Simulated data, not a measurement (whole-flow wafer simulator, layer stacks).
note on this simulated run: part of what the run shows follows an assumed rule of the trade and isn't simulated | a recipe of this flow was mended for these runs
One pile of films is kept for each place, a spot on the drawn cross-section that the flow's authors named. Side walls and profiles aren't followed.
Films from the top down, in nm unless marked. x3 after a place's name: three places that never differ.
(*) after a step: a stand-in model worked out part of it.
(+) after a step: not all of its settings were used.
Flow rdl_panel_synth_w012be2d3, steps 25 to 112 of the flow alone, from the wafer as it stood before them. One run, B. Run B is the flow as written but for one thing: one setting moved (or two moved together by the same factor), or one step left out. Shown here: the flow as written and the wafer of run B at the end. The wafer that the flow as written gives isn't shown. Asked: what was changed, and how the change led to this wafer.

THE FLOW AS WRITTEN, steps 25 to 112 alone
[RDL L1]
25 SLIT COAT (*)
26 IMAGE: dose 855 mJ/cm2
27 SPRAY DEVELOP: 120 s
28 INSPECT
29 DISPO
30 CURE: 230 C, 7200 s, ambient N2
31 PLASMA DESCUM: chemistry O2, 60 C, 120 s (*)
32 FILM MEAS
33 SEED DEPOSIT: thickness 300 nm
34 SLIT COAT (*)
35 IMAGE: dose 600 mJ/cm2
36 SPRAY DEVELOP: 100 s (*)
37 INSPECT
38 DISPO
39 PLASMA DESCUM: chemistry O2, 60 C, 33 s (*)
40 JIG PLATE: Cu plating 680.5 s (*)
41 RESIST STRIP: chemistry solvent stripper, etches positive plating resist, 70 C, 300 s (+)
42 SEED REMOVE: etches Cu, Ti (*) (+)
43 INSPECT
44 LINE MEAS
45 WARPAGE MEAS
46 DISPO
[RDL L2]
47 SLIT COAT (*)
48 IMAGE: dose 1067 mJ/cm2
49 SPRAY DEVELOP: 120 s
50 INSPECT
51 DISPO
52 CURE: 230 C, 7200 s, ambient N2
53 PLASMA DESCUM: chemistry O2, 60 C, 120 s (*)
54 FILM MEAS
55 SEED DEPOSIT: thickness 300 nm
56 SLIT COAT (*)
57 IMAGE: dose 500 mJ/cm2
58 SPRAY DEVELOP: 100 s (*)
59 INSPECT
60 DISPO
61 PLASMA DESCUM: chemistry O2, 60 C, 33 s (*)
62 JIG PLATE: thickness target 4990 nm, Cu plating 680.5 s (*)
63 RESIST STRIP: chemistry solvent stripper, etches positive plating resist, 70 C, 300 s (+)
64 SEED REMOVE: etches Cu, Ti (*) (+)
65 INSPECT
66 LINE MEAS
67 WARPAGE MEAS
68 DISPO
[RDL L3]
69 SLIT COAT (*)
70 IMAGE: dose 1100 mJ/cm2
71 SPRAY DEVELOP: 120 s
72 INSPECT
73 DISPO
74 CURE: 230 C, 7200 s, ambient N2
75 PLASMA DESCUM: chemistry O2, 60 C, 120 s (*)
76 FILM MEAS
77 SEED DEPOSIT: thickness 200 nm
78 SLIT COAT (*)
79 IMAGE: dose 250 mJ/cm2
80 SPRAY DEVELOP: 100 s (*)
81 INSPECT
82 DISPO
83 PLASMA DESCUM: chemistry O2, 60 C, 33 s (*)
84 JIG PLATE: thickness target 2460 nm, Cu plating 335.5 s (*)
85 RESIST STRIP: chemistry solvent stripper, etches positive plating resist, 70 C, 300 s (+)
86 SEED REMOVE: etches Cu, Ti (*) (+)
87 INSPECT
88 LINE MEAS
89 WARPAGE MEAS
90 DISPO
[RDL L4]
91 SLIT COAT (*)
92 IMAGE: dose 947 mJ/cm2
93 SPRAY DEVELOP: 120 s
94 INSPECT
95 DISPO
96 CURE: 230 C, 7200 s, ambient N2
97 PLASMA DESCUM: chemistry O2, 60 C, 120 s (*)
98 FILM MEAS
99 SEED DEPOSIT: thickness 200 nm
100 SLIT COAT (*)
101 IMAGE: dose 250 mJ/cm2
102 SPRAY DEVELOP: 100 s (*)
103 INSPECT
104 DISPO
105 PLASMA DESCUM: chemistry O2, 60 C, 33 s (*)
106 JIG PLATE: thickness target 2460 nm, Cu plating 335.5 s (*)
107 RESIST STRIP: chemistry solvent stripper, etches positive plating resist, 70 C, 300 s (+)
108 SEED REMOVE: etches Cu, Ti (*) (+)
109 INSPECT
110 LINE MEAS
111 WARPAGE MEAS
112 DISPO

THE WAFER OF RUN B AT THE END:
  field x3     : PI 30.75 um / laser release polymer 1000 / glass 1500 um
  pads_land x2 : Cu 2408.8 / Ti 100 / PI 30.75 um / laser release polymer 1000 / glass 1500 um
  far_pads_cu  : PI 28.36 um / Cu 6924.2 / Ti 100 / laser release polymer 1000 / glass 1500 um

The cause: step 40, JIG PLATE: Cu plating 789.4 s was run, where the flow has Cu plating 680.5 s.

How the change led to this, step by step:
  40 JIG PLATE: Cu plating 680.5 s (*)
      rdl_l1_cu, rdl_l1_land, rdl_l1_via, rdl_l1_rim, rdl_l2_land, rdl_l2_via: Cu +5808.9 (as written it would be: Cu +5007.5)
  47 SLIT COAT (*)
      rdl_l1_space: PI +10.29 um (as written it would be: PI +9924.5)
      field x3, rdl_l3_cu, rdl_l3_space and 9 more: PI +7783.7 (as written it would be: PI +7600.9)
      (and at 5 more places)
  56 SLIT COAT (*)
      far_pads_cu: ILINE-POS-THICK-GRADE-A +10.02 um (new film) (as written it would be: ILINE-POS-THICK-GRADE-A +9933.1 (new film))
      rdl_l1_cu: ILINE-POS-THICK-GRADE-A +9955.5 (new film) (as written it would be: ILINE-POS-THICK-GRADE-A +10.04 um (new film))
      (and at 2 more places)
  58 SPRAY DEVELOP: 100 s (*)
      rdl_l2_via: ILINE-POS-THICK-GRADE-A -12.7 um (all of it) (as written it would be: ILINE-POS-THICK-GRADE-A -12.83 um (all of it))
  63 RESIST STRIP: chemistry solvent stripper, etches positive plating resist, 70 C, 300 s (+)
      rdl_l1_cu: ILINE-POS-THICK-GRADE-A -9925.8 (all of it) (as written it would be: ILINE-POS-THICK-GRADE-A -10.01 um (all of it))
      rdl_l1_space: ILINE-POS-THICK-GRADE-A -11.1 um (all of it) (as written it would be: ILINE-POS-THICK-GRADE-A -10.99 um (all of it))
  69 SLIT COAT (*)
      rdl_l2_space: PI +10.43 um (as written it would be: PI +10.31 um)
      rdl_l2_land: PI +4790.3 (new film) (as written it would be: PI +4889.1 (new film))
      (and at 1 more place)
